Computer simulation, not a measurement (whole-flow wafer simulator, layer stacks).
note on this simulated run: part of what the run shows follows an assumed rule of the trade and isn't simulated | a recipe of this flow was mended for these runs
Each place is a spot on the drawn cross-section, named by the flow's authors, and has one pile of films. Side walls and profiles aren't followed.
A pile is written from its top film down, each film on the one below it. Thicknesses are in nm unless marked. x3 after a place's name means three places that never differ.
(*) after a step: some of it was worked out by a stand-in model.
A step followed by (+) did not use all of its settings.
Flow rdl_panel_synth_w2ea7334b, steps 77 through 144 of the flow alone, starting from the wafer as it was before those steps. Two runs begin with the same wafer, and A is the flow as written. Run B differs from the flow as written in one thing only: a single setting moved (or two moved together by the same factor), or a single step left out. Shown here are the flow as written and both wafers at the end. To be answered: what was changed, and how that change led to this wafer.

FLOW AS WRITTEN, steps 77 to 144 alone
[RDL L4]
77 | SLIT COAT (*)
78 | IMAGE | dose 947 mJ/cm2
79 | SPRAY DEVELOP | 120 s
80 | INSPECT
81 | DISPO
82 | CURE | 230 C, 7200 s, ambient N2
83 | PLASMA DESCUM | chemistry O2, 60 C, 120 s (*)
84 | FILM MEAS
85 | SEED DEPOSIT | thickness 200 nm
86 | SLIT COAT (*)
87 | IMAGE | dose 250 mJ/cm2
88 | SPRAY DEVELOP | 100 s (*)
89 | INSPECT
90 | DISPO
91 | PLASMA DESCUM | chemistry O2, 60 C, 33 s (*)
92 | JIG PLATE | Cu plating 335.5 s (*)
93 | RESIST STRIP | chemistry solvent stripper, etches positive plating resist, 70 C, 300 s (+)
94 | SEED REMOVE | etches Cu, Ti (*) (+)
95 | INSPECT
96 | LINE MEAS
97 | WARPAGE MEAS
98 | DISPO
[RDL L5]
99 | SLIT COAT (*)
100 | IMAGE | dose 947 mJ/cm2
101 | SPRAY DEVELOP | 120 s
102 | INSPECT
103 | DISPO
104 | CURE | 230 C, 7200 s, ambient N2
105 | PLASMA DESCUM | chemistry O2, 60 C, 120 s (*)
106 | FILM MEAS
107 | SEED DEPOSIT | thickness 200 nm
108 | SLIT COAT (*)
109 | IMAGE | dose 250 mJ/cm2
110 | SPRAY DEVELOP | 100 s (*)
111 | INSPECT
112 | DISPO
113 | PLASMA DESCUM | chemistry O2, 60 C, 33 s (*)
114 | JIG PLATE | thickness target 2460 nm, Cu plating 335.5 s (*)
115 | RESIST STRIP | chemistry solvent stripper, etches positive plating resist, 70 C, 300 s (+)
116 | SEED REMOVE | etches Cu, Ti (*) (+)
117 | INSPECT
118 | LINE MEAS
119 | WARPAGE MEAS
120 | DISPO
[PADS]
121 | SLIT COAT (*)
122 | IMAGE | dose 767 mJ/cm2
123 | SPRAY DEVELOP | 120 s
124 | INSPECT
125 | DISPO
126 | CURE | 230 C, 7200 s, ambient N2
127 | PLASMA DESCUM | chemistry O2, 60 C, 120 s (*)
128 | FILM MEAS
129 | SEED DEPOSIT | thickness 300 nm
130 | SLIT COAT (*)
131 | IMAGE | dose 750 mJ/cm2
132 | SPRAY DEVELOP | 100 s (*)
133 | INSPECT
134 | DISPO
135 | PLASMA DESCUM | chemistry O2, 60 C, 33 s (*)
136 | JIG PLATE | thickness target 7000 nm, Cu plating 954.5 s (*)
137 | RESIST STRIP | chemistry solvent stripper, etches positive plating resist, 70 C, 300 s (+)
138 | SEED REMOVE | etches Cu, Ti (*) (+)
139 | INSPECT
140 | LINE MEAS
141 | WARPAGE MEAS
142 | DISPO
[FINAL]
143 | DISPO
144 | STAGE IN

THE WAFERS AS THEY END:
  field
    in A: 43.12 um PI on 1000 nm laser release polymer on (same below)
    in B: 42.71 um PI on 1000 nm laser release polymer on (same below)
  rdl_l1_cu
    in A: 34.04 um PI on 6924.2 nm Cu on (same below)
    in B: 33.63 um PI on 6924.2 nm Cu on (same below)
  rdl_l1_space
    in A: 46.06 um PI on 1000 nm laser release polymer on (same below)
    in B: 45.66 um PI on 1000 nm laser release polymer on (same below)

Cause: step 92, JIG PLATE: Cu plating 255 s was run, while the flow as written has Cu plating 335.5 s.

The path from the change to this, step by step:
  92 | JIG PLATE | Cu plating 335.5 s (*)
      rdl_l4_cu, rdl_l4_land, rdl_l4_via, rdl_l5_land, rdl_l5_via: A +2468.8 Cu | B +1876.5 Cu
  99 | SLIT COAT (*)
      field, pads_cu, pads_space, pads_land, pads_via: A +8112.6 PI | B +7709.4 PI
      rdl_l1_cu: A +8091.4 PI | B +7688.5 PI
      (as well as at 17 more places)
  108 | SLIT COAT (*)
      rdl_l4_land: A +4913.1 ILINE-POS-THICK-GRADE-A (new film) | B +5069.8 ILINE-POS-THICK-GRADE-A (new film)
      rdl_l4_via: A +4830.6 ILINE-POS-THICK-GRADE-A (new film) | B +5048.2 ILINE-POS-THICK-GRADE-A (new film)
  115 | RESIST STRIP | chemistry solvent stripper, etches positive plating resist, 70 C, 300 s (+)
      rdl_l4_land: A -4883.4 ILINE-POS-THICK-GRADE-A (all of it) | B -5040.1 ILINE-POS-THICK-GRADE-A (all of it)
      rdl_l4_via: A -4800.9 ILINE-POS-THICK-GRADE-A (all of it) | B -5018.5 ILINE-POS-THICK-GRADE-A (all of it)
  121 | SLIT COAT (*)
      rdl_l4_land: A +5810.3 PI | B +5961.1 PI
      rdl_l4_via: A +5728.5 PI | B +5939.5 PI
      (as well as at 1 more place)
  130 | SLIT COAT (*)
      rdl_l2_cu, rdl_l2_space: A +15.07 um ILINE-POS-THICK-GRADE-A (new film) | B +15.08 um ILINE-POS-THICK-GRADE-A (new film)
      rdl_l5_cu, rdl_l5_space: A +15.12 um ILINE-POS-THICK-GRADE-A (new film) | B +15.11 um ILINE-POS-THICK-GRADE-A (new film)
      (as well as at 7 more places)
  137 | RESIST STRIP | chemistry solvent stripper, etches positive plating resist, 70 C, 300 s (+)
      rdl_l5_cu, rdl_l5_space: A -15.09 um ILINE-POS-THICK-GRADE-A (all of it) | B -15.08 um ILINE-POS-THICK-GRADE-A (all of it)
      rdl_l2_via: A -14.86 um ILINE-POS-THICK-GRADE-A (all of it) | B -14.85 um ILINE-POS-THICK-GRADE-A (all of it)
      (as well as at 6 more places)
